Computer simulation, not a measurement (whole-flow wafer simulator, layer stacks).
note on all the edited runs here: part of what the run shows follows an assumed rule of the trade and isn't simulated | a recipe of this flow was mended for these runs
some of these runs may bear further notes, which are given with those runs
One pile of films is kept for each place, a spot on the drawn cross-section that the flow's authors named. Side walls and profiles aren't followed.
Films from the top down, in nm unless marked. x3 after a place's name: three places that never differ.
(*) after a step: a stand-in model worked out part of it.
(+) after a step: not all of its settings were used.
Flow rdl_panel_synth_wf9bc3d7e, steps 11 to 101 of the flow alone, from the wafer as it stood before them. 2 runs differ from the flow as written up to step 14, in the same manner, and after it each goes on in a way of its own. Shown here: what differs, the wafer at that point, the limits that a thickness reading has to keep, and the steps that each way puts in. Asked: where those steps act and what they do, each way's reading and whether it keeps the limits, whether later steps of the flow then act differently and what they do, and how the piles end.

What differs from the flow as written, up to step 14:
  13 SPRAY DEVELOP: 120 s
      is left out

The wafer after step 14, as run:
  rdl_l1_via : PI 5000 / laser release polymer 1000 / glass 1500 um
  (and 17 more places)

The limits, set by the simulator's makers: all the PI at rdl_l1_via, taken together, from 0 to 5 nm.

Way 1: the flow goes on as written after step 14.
  The reading after step 14: 5000 nm, outside the limits.
  Later steps of the flow that act differently than as written:
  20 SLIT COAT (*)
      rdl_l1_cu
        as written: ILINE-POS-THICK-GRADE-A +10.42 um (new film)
        this way: ILINE-POS-THICK-GRADE-A +12 um (new film)
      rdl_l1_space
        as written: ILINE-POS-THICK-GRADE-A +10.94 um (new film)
        this way: ILINE-POS-THICK-GRADE-A +12 um (new film)
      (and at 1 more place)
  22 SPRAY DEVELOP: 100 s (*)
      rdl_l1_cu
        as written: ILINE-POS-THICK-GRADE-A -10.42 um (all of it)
        this way: ILINE-POS-THICK-GRADE-A -12 um (all of it)
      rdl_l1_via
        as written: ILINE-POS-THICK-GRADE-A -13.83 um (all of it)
        this way: ILINE-POS-THICK-GRADE-A -12 um (all of it)
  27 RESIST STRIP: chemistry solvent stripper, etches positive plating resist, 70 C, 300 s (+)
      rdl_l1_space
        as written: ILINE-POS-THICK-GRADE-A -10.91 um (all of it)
        this way: ILINE-POS-THICK-GRADE-A -11.97 um (all of it)
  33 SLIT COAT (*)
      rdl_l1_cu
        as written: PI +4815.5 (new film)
        this way: PI +5406.8 (new film)
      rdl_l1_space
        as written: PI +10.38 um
        this way: PI +10.99 um
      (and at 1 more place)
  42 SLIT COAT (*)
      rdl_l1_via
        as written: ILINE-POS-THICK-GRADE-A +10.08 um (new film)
        this way: ILINE-POS-THICK-GRADE-A +9151.1 (new film)
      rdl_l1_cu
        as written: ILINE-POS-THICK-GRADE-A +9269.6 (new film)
        this way: ILINE-POS-THICK-GRADE-A +9750.6 (new film)
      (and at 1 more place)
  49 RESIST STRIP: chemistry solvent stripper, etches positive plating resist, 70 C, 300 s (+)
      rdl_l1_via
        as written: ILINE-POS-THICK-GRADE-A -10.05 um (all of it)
        this way: ILINE-POS-THICK-GRADE-A -9121.4 (all of it)
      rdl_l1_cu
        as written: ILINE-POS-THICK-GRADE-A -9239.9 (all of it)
        this way: ILINE-POS-THICK-GRADE-A -9720.9 (all of it)
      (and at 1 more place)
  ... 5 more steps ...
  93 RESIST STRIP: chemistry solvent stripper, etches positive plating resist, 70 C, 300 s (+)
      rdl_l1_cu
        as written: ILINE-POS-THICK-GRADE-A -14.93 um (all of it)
        this way: ILINE-POS-THICK-GRADE-A -15.1 um (all of it)
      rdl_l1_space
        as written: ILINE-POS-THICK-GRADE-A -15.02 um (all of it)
        this way: ILINE-POS-THICK-GRADE-A -15.17 um (all of it)
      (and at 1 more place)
  At the end the piles differ from the flow's by more than 2% or 0.5 nm, whichever is larger, at rdl_l1_cu, rdl_l1_space, rdl_l1_via.
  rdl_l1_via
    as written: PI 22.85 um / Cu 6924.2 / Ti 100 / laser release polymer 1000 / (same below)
    this way: PI 19.84 um / Cu 6924.2 / Ti 100 / PI 5000 / laser release polymer 1000 / (same below)
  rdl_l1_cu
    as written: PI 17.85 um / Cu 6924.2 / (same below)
    this way: PI 19.04 um / Cu 6924.2 / (same below)
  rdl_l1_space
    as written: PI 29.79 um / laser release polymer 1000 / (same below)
    this way: PI 30.99 um / laser release polymer 1000 / (same below)

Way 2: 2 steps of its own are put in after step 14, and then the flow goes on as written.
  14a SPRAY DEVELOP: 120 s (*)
      rdl_l1_via
        PI -5000 (all of it)
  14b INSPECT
      changes no film at any place that is followed
  The reading after step 14b: 0 nm, within the limits.
  No later step of the flow acts differently than as written at any place that is followed.
  At the end the piles are the same as the flow's at every place that both follow.

Within the limits: way 2. Outside them: way 1.
